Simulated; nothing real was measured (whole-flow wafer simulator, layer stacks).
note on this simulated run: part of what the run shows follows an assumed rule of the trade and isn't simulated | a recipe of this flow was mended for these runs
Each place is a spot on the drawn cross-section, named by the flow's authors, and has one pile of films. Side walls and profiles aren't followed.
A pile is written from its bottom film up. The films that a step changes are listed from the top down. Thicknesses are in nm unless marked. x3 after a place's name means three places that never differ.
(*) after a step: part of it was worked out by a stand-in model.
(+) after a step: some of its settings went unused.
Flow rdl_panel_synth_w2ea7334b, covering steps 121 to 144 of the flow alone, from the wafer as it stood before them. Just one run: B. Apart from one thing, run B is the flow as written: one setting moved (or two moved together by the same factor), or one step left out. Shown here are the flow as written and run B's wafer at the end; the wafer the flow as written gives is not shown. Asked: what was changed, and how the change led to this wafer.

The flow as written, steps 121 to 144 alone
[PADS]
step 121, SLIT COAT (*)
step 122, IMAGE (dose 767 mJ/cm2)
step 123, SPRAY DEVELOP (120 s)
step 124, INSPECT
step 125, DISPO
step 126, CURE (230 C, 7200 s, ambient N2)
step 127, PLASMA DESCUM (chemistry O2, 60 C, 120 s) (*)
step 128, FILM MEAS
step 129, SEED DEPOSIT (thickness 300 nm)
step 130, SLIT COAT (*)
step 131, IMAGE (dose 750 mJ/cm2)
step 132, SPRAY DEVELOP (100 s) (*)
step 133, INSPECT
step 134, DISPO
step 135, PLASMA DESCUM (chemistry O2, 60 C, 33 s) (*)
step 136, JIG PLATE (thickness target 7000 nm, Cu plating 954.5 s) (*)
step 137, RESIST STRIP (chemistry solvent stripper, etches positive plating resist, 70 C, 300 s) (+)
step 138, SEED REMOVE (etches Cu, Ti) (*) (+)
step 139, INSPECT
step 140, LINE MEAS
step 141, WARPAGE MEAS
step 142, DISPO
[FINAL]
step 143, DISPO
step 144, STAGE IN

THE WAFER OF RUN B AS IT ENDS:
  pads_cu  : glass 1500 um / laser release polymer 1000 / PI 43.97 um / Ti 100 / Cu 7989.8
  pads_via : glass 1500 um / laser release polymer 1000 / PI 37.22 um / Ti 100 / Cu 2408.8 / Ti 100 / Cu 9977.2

Cause: step 136, JIG PLATE: Cu plating 1098 s was run, while the flow as written has Cu plating 954.5 s.

The path from the change to this, step by step:
  step 136, JIG PLATE (thickness target 7000 nm, Cu plating 954.5 s) (*)
      pads_via: +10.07 um Cu (it would be, as written: +8307.4 Cu)
      pads_cu, pads_land: +8079.8 Cu (it would be, as written: +7023.8 Cu)
